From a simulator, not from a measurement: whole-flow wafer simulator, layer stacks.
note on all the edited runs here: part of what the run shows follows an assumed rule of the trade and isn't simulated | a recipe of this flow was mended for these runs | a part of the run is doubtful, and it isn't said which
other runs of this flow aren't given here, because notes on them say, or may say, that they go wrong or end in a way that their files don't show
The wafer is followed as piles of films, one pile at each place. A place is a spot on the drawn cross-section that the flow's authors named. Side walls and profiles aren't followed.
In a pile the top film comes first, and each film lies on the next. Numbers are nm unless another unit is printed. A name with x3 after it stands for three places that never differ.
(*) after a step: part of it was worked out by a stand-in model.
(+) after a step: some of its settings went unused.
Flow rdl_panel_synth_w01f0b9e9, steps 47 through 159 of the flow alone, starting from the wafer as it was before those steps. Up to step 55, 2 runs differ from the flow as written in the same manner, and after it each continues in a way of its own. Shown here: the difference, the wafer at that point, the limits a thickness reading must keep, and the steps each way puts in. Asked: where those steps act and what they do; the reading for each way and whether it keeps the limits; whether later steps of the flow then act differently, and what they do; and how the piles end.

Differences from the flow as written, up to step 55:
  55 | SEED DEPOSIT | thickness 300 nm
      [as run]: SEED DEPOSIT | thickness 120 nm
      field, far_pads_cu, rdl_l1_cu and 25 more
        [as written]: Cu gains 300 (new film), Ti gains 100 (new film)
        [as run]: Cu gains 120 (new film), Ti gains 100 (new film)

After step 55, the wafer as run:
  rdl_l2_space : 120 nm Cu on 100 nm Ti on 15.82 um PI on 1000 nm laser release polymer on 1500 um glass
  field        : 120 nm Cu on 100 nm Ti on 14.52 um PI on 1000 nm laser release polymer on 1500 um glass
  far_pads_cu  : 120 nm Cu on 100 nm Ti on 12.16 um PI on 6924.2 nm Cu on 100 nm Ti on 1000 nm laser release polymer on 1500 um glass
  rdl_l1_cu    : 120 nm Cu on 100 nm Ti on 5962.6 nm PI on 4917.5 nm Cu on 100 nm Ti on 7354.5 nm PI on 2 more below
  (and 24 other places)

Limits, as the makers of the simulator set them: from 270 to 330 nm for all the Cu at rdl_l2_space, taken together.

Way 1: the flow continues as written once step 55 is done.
  After step 55, the reading is 120 nm, outside the limits.
  Steps further on in the flow that do not act as written (6 more steps, not shown, differ only slightly: by at most 2% or 0.5 nm, whichever is larger):
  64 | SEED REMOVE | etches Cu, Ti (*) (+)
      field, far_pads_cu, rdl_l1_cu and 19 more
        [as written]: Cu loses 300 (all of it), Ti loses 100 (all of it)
        [this way]: Cu loses 120 (all of it), Ti loses 100 (all of it)
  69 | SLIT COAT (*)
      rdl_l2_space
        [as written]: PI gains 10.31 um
        [this way]: PI gains 10.18 um
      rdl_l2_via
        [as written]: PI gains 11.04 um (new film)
        [this way]: PI gains 11.02 um (new film)
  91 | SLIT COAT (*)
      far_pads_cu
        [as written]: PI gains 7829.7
        [this way]: PI gains 8052.4
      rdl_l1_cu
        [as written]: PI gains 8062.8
        [this way]: PI gains 8325.1
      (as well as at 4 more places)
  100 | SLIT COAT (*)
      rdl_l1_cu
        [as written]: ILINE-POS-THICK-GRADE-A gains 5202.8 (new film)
        [this way]: ILINE-POS-THICK-GRADE-A gains 5090.5 (new film)
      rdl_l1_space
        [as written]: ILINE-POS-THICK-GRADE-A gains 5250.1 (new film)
        [this way]: ILINE-POS-THICK-GRADE-A gains 5093.8 (new film)
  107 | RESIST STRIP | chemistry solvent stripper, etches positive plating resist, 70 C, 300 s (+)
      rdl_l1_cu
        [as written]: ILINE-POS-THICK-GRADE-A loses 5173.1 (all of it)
        [this way]: ILINE-POS-THICK-GRADE-A loses 5060.8 (all of it)
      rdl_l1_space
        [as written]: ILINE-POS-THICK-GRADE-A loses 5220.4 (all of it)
        [this way]: ILINE-POS-THICK-GRADE-A loses 5064.1 (all of it)
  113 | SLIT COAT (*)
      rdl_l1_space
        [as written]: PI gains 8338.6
        [this way]: PI gains 8158.6
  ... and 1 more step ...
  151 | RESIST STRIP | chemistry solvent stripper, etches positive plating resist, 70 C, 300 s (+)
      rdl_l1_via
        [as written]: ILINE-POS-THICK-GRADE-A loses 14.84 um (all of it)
        [this way]: ILINE-POS-THICK-GRADE-A loses 14.85 um (all of it)
  At rdl_l2_cu, rdl_l2_land, rdl_l2_via, rdl_l2_rim, rdl_l3_land, rdl_l3_via, the piles at the end differ from the flow's by more than 2% or 0.5 nm, whichever is larger.
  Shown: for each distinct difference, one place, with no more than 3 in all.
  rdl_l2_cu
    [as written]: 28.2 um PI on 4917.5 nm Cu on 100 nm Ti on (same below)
    [this way]: 28.23 um PI on 4737.5 nm Cu on 100 nm Ti on (same below)
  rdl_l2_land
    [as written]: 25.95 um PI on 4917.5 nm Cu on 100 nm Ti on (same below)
    [this way]: 25.97 um PI on 4737.5 nm Cu on 100 nm Ti on (same below)
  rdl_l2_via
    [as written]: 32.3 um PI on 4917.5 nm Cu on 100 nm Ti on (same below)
    [this way]: 32.32 um PI on 4737.5 nm Cu on 100 nm Ti on (same below)

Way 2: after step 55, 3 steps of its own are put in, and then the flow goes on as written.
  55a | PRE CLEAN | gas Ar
      leaves every film unchanged at each place that is followed
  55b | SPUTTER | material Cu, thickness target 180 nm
      field, far_pads_cu, rdl_l1_cu and 25 more
        Cu gains 180
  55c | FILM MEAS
      leaves every film unchanged at each place that is followed
  After step 55c, the reading is 300 nm, within the limits.
  Every later step of the flow that is run acts as written at every place that is followed.
  By the end, the piles equal the flow's at every place that both follow.

Inside the limits: way 2. Outside the limits: way 1.
